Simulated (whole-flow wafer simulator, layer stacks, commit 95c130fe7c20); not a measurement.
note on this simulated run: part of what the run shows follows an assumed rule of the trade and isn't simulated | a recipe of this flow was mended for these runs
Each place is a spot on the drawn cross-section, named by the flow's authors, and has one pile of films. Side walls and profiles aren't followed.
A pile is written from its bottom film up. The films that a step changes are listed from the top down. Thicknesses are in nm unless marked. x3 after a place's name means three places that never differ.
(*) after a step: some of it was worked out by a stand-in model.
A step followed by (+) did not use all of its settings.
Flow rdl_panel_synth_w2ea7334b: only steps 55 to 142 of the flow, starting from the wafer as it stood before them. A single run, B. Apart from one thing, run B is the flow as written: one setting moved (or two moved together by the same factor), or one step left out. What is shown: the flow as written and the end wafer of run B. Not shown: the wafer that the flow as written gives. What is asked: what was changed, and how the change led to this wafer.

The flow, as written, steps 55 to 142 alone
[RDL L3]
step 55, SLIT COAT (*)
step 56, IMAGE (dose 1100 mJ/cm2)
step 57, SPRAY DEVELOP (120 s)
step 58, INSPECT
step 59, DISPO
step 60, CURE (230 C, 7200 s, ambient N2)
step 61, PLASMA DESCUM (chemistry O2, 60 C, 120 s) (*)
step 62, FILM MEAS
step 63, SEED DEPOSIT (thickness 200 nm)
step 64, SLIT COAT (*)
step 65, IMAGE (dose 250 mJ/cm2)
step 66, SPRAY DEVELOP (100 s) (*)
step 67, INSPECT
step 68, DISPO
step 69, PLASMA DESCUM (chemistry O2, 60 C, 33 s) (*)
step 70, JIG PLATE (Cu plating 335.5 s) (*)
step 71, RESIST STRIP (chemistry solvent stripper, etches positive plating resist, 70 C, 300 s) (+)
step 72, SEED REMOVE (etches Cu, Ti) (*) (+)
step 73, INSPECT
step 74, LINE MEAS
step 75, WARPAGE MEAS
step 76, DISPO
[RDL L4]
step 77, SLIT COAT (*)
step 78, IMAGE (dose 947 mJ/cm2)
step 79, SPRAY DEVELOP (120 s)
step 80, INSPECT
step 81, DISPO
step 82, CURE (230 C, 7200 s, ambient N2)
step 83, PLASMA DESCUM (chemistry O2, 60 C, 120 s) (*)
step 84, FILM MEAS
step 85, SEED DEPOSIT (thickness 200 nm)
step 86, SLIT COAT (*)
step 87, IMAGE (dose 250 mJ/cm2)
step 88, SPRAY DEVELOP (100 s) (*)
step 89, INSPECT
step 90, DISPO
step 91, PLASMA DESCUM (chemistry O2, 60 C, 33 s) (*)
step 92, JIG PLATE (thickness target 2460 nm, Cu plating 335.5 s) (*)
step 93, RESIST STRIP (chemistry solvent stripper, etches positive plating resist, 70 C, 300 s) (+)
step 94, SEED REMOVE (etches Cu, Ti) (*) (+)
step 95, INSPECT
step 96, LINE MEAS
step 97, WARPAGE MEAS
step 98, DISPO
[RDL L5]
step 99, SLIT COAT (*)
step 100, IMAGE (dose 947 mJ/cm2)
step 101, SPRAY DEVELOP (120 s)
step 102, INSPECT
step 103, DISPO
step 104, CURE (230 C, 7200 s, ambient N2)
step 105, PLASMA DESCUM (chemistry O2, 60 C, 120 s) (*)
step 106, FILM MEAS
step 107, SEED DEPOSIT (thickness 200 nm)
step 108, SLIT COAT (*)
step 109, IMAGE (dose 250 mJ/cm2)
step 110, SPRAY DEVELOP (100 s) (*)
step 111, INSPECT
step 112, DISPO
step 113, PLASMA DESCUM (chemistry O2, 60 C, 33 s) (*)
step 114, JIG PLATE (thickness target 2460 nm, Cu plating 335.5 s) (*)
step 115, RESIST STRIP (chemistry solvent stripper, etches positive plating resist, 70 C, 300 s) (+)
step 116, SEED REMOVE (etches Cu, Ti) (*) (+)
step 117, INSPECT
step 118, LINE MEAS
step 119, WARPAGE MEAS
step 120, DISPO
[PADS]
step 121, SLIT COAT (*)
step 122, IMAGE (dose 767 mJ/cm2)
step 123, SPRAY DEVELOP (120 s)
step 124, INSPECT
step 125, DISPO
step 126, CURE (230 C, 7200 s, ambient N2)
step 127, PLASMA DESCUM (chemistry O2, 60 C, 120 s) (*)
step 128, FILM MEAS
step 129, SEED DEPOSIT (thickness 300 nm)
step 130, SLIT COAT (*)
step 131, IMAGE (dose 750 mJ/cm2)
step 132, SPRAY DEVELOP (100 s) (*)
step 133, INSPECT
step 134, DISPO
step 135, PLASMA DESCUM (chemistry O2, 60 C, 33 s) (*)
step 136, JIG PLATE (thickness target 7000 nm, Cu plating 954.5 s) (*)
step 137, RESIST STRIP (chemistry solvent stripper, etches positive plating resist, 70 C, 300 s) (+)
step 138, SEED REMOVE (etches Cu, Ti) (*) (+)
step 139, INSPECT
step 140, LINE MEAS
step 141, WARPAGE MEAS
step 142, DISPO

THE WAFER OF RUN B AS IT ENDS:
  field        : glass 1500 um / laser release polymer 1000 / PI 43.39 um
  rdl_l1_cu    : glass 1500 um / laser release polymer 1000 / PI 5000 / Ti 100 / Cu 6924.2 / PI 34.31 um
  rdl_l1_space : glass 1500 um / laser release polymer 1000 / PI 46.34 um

The reason: step 70, JIG PLATE: Cu plating 389.2 s was run, whereas the flow has Cu plating 335.5 s.

How this came from the change, step by step:
  step 70, JIG PLATE (Cu plating 335.5 s) (*)
      rdl_l3_cu, rdl_l3_land, rdl_l3_via, rdl_l4_land, rdl_l4_via: Cu gains 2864 (in the flow as written it would be: Cu gains 2468.8)
  step 77, SLIT COAT (*)
      field, rdl_l5_cu, rdl_l5_space and 6 more: PI gains 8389 (in the flow as written it would be: PI gains 8112.6)
      rdl_l1_cu: PI gains 8254.2 (in the flow as written it would be: PI gains 7979.2)
      (and at 12 other places as well)
  step 99, SLIT COAT (*)
      rdl_l4_via: PI gains 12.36 um (new film) (in the flow as written it would be: PI gains 12.41 um (new film))
  step 130, SLIT COAT (*)
      rdl_l3_cu: ILINE-POS-THICK-GRADE-A gains 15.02 um (new film) (in the flow as written it would be: ILINE-POS-THICK-GRADE-A gains 15.01 um (new film))
      rdl_l2_rim: ILINE-POS-THICK-GRADE-A gains 14.96 um (new film) (in the flow as written it would be: ILINE-POS-THICK-GRADE-A gains 14.97 um (new film))
      (and at 2 other places as well)
  step 137, RESIST STRIP (chemistry solvent stripper, etches positive plating resist, 70 C, 300 s) (+)
      rdl_l2_cu, rdl_l2_space: ILINE-POS-THICK-GRADE-A loses 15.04 um (all of it) (in the flow as written it would be: ILINE-POS-THICK-GRADE-A loses 15.05 um (all of it))
      rdl_l3_cu: ILINE-POS-THICK-GRADE-A loses 14.99 um (all of it) (in the flow as written it would be: ILINE-POS-THICK-GRADE-A loses 14.98 um (all of it))
      (and at 3 other places as well)
